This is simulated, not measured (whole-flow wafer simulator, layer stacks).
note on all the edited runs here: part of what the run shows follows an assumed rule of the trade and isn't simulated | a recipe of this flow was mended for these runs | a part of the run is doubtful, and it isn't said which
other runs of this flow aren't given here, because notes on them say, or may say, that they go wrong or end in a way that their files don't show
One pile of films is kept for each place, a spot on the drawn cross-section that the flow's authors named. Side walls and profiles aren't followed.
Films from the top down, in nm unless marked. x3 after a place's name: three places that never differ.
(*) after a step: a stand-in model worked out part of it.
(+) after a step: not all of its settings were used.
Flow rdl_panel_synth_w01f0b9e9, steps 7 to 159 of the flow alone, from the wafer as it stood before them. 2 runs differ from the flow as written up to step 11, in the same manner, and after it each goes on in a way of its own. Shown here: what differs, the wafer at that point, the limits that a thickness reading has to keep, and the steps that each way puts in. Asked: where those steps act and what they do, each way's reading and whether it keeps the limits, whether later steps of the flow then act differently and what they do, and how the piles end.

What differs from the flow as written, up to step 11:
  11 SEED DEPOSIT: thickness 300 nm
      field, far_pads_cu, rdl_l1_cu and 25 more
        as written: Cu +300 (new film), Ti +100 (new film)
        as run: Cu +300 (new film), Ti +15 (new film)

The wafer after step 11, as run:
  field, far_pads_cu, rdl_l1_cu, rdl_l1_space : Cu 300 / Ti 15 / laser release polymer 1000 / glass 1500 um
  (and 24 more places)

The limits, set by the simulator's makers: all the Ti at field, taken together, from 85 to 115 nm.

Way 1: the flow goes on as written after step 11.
  The reading after step 11: 15 nm, outside the limits.
  Later steps of the flow that act differently than as written (12 more steps differ only slightly, by at most 2% or 0.5 nm, whichever is larger, and aren't shown):
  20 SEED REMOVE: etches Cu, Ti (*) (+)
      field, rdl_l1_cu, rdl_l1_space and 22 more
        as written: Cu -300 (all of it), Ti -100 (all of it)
        this way: Cu -300 (all of it), Ti -15 (all of it)
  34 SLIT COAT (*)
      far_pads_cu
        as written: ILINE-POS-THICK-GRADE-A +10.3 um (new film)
        this way: ILINE-POS-THICK-GRADE-A +10.57 um (new film)
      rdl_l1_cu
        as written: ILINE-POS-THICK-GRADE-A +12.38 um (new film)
        this way: ILINE-POS-THICK-GRADE-A +12.81 um (new film)
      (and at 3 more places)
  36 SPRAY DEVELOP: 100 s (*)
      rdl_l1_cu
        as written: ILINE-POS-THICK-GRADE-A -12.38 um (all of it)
        this way: ILINE-POS-THICK-GRADE-A -12.81 um (all of it)
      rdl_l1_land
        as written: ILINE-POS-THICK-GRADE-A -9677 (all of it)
        this way: ILINE-POS-THICK-GRADE-A -9913.6 (all of it)
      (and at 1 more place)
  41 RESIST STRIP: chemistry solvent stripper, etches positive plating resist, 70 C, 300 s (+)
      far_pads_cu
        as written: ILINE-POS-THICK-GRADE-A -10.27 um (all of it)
        this way: ILINE-POS-THICK-GRADE-A -10.54 um (all of it)
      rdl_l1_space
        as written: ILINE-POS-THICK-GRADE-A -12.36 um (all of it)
        this way: ILINE-POS-THICK-GRADE-A -12.84 um (all of it)
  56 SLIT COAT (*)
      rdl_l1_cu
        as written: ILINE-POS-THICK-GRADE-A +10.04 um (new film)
        this way: ILINE-POS-THICK-GRADE-A +10.03 um (new film)
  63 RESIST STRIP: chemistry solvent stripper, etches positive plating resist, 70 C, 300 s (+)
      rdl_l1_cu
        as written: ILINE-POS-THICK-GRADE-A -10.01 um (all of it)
        this way: ILINE-POS-THICK-GRADE-A -10 um (all of it)
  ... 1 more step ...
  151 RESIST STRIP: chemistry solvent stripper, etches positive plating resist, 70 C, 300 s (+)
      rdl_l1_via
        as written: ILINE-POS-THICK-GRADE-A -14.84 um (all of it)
        this way: ILINE-POS-THICK-GRADE-A -14.85 um (all of it)
  At the end the piles differ from the flow's by more than 2% or 0.5 nm, whichever is larger, at far_pads_cu, rdl_l1_land, rdl_l1_via.
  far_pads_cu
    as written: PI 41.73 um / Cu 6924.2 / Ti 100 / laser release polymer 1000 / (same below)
    this way: PI 41.76 um / Cu 6924.2 / Ti 15 / laser release polymer 1000 / (same below)
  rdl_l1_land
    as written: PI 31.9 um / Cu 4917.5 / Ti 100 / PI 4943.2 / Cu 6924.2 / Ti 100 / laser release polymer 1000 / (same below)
    this way: PI 31.92 um / Cu 4917.5 / Ti 100 / PI 4943.9 / Cu 6924.2 / Ti 15 / laser release polymer 1000 / (same below)
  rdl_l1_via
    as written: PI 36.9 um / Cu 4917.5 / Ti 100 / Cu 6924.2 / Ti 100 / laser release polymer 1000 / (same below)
    this way: PI 36.92 um / Cu 4917.5 / Ti 100 / Cu 6924.2 / Ti 15 / laser release polymer 1000 / (same below)

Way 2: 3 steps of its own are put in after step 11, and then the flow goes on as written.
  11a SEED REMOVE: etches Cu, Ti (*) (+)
      field, far_pads_cu, rdl_l1_cu and 25 more
        Cu -300 (all of it), Ti -15 (all of it)
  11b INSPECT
      changes no film at any place that is followed
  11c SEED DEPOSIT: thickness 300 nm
      field, far_pads_cu, rdl_l1_cu and 25 more
        Cu +300 (new film), Ti +100 (new film)
  The reading after step 11c: 100 nm, within the limits.
  No later step of the flow acts differently than as written at any place that is followed.
  At the end the piles are the same as the flow's at every place that both follow.

Within the limits: way 2. Outside them: way 1.
